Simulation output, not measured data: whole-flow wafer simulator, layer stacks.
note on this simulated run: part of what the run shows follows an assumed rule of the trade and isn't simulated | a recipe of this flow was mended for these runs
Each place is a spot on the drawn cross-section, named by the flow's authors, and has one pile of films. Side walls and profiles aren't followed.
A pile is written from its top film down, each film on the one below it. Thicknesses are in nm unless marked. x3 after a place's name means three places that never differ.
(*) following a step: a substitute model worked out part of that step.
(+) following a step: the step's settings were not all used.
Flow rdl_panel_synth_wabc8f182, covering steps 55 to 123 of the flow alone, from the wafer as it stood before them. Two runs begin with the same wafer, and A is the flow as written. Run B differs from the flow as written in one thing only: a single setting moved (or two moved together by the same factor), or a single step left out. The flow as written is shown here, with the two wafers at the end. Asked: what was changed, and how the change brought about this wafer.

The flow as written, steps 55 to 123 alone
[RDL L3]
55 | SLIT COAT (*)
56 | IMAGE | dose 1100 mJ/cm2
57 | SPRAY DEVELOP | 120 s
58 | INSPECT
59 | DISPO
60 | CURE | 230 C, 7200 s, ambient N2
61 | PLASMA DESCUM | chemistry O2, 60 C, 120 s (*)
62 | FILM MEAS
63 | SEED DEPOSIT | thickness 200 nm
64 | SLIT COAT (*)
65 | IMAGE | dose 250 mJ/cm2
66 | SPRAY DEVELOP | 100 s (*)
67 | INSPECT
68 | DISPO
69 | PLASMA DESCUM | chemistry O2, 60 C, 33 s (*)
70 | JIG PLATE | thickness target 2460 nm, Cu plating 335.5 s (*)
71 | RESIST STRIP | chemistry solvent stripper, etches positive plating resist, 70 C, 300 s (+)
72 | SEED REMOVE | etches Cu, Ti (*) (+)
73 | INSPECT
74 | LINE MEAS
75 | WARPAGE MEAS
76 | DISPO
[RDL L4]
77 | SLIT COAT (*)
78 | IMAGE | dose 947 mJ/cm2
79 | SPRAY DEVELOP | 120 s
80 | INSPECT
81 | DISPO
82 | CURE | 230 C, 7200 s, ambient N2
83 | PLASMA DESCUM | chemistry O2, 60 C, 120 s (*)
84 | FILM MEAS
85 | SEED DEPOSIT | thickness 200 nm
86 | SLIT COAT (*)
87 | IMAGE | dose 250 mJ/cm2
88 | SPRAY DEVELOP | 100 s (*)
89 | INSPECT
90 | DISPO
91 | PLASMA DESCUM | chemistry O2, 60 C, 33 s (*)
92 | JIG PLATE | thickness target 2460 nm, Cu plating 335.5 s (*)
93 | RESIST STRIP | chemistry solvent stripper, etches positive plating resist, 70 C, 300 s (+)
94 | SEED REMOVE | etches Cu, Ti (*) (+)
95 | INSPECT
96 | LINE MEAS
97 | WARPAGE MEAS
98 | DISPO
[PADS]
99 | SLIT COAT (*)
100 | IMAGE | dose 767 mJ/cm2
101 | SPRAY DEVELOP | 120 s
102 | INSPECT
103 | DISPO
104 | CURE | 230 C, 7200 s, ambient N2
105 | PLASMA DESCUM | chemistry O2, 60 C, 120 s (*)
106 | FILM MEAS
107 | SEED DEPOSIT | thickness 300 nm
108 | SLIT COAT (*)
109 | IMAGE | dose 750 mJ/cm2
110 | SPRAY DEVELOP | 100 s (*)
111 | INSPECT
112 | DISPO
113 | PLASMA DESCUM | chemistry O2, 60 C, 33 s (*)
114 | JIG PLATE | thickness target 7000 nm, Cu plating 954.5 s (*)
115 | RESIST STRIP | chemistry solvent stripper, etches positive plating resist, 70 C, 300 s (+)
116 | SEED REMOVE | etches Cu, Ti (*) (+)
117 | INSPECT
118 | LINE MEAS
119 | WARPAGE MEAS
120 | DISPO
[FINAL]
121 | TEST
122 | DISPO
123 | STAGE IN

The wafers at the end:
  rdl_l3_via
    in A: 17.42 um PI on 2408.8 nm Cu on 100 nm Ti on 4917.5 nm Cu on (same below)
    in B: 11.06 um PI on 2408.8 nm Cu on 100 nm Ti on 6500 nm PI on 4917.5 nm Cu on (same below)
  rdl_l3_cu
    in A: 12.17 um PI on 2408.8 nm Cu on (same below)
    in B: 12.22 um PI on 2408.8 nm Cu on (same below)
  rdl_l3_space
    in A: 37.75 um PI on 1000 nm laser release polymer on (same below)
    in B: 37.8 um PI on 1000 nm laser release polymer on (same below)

What caused this: step 57, SPRAY DEVELOP: 120 s, was not run.

Step by step, how the change led to this:
  64 | SLIT COAT (*)
      rdl_l3_cu, rdl_l3_space: A ILINE-POS-THICK-GRADE-A gains 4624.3 (new film) | B ILINE-POS-THICK-GRADE-A gains 5438 (new film)
      rdl_l2_rim: A ILINE-POS-THICK-GRADE-A gains 3695.4 (new film) | B ILINE-POS-THICK-GRADE-A gains 4816.6 (new film)
      (also at 2 further places)
  66 | SPRAY DEVELOP | 100 s (*)
      rdl_l3_cu: A ILINE-POS-THICK-GRADE-A loses 4624.3 (all of it) | B ILINE-POS-THICK-GRADE-A loses 5438 (all of it)
      rdl_l3_land: A ILINE-POS-THICK-GRADE-A loses 2880.1 (all of it) | B ILINE-POS-THICK-GRADE-A loses 4579.7 (all of it)
      (also at 1 further place)
  71 | RESIST STRIP | chemistry solvent stripper, etches positive plating resist, 70 C, 300 s (+)
      rdl_l3_space: A ILINE-POS-THICK-GRADE-A loses 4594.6 (all of it) | B ILINE-POS-THICK-GRADE-A loses 5408.3 (all of it)
      rdl_l2_rim: A ILINE-POS-THICK-GRADE-A loses 3665.7 (all of it) | B ILINE-POS-THICK-GRADE-A loses 4786.9 (all of it)
  77 | SLIT COAT (*)
      rdl_l3_via: A PI gains 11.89 um (new film) | B PI gains 5660.6 (new film)
      rdl_l3_land: A PI gains 5476.5 (new film) | B PI gains 5612.1 (new film)
  86 | SLIT COAT (*)
      rdl_l3_via: A ILINE-POS-THICK-GRADE-A gains 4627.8 (new film) | B ILINE-POS-THICK-GRADE-A gains 4485.7 (new film)
  93 | RESIST STRIP | chemistry solvent stripper, etches positive plating resist, 70 C, 300 s (+)
      rdl_l3_via: A ILINE-POS-THICK-GRADE-A loses 4598.1 (all of it) | B ILINE-POS-THICK-GRADE-A loses 4456 (all of it)
  99 | SLIT COAT (*)
      rdl_l3_via: A PI gains 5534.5 | B PI gains 5395.1
  108 | SLIT COAT (*)
      rdl_l3_cu: A ILINE-POS-THICK-GRADE-A gains 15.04 um (new film) | B ILINE-POS-THICK-GRADE-A gains 15.05 um (new film)
      rdl_l3_space: A ILINE-POS-THICK-GRADE-A gains 15.03 um (new film) | B ILINE-POS-THICK-GRADE-A gains 15.04 um (new film)
      (also at 3 further places)
  115 | RESIST STRIP | chemistry solvent stripper, etches positive plating resist, 70 C, 300 s (+)
      rdl_l3_cu: A ILINE-POS-THICK-GRADE-A loses 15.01 um (all of it) | B ILINE-POS-THICK-GRADE-A loses 15.02 um (all of it)
      rdl_l3_space: A ILINE-POS-THICK-GRADE-A loses 15 um (all of it) | B ILINE-POS-THICK-GRADE-A loses 15.01 um (all of it)
      (also at 3 further places)
If metal films that touch count as one body, rdl_l3_via has 2 bodies (between them, from the top down: PI 6500); the flow as written gives 1 body.
